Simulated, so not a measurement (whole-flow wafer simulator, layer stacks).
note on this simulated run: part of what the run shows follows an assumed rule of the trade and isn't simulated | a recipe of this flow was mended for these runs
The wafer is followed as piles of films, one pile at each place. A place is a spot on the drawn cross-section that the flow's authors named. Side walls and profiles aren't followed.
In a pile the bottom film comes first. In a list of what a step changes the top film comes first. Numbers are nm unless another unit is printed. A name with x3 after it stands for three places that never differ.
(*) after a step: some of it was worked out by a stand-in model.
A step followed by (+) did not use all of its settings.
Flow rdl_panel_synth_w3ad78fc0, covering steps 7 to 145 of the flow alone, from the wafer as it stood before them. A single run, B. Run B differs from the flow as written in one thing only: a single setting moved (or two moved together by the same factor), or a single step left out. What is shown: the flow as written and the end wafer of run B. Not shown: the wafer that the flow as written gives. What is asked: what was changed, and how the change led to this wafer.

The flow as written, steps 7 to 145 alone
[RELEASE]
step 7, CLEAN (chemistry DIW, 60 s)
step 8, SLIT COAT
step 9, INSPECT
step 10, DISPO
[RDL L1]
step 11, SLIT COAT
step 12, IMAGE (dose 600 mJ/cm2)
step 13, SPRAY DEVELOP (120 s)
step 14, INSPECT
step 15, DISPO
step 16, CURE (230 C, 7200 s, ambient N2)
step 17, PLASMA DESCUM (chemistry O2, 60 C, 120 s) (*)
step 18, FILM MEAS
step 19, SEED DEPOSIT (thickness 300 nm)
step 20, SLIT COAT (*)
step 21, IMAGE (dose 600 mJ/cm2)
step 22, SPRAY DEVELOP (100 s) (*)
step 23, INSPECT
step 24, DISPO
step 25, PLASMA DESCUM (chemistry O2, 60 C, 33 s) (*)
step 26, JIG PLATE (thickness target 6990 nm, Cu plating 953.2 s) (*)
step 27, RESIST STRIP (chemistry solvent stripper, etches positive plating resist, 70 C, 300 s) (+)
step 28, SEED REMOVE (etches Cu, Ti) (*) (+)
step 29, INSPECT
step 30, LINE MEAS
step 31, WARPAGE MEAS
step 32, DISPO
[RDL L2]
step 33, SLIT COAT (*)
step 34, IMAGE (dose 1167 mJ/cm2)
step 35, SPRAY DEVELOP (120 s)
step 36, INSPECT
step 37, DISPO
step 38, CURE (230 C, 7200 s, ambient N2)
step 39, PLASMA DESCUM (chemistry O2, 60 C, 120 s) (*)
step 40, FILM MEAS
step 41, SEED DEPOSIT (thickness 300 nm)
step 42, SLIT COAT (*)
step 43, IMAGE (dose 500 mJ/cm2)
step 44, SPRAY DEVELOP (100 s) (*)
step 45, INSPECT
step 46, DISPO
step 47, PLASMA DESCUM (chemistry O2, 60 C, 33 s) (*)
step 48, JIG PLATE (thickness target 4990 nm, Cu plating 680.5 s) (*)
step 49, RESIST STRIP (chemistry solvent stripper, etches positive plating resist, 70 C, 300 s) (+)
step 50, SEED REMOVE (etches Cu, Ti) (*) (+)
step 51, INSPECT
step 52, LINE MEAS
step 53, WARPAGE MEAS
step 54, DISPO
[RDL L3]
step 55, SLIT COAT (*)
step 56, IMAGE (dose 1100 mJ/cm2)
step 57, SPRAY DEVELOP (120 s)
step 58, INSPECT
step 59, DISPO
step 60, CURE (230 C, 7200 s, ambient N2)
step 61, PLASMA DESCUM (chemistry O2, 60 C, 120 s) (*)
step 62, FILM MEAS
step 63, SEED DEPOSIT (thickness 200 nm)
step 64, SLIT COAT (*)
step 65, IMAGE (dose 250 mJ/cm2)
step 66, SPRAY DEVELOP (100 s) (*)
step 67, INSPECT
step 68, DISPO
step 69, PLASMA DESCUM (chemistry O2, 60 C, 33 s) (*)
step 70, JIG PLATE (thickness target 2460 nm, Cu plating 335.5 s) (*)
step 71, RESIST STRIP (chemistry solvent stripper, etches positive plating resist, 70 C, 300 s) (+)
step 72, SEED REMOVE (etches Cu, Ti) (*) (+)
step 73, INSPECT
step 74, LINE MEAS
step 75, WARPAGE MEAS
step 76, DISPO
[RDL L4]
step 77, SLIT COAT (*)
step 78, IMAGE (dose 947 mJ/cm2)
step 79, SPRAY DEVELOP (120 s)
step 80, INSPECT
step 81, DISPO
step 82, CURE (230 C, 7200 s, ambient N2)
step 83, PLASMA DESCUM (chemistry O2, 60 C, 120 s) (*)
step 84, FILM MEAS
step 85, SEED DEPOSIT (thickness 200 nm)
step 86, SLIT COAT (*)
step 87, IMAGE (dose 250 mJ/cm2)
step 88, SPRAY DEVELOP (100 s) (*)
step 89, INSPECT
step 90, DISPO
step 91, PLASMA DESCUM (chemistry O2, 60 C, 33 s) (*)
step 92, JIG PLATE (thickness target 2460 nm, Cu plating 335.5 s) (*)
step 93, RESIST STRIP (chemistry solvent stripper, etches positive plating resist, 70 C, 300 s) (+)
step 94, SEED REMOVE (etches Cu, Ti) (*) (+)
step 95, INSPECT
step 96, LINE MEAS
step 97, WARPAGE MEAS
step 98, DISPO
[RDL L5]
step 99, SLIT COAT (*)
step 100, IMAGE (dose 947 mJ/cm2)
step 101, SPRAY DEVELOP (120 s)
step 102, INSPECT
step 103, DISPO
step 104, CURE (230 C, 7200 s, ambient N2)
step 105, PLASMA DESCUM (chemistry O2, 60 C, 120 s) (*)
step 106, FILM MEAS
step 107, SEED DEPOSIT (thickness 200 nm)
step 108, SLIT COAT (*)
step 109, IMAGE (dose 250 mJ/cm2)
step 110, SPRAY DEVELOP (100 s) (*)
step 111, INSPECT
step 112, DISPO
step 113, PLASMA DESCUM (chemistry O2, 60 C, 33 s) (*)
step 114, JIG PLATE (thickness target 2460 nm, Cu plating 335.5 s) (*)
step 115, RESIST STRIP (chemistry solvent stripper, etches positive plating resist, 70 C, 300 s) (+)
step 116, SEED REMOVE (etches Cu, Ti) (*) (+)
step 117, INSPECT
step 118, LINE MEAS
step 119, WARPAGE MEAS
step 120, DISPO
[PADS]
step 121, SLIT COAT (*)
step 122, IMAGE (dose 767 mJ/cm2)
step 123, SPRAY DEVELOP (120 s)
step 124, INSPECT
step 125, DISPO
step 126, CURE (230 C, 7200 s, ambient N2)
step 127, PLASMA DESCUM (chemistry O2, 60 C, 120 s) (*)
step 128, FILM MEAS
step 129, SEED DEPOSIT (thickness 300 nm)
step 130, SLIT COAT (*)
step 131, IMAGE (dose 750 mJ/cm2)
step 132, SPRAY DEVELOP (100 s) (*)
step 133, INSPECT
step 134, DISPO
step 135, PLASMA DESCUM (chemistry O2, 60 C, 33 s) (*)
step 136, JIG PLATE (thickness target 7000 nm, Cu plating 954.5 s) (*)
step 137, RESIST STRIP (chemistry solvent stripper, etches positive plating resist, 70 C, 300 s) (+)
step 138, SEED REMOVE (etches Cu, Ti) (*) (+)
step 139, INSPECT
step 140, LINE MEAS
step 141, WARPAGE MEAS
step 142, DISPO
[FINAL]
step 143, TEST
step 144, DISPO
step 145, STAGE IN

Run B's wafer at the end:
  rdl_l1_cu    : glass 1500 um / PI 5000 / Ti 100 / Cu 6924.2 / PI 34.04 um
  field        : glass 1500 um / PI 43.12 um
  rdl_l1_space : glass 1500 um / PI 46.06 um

The reason: step 8, SLIT COAT, was omitted.

The path from the change to this, step by step:
  (no step that both runs have acts differently)
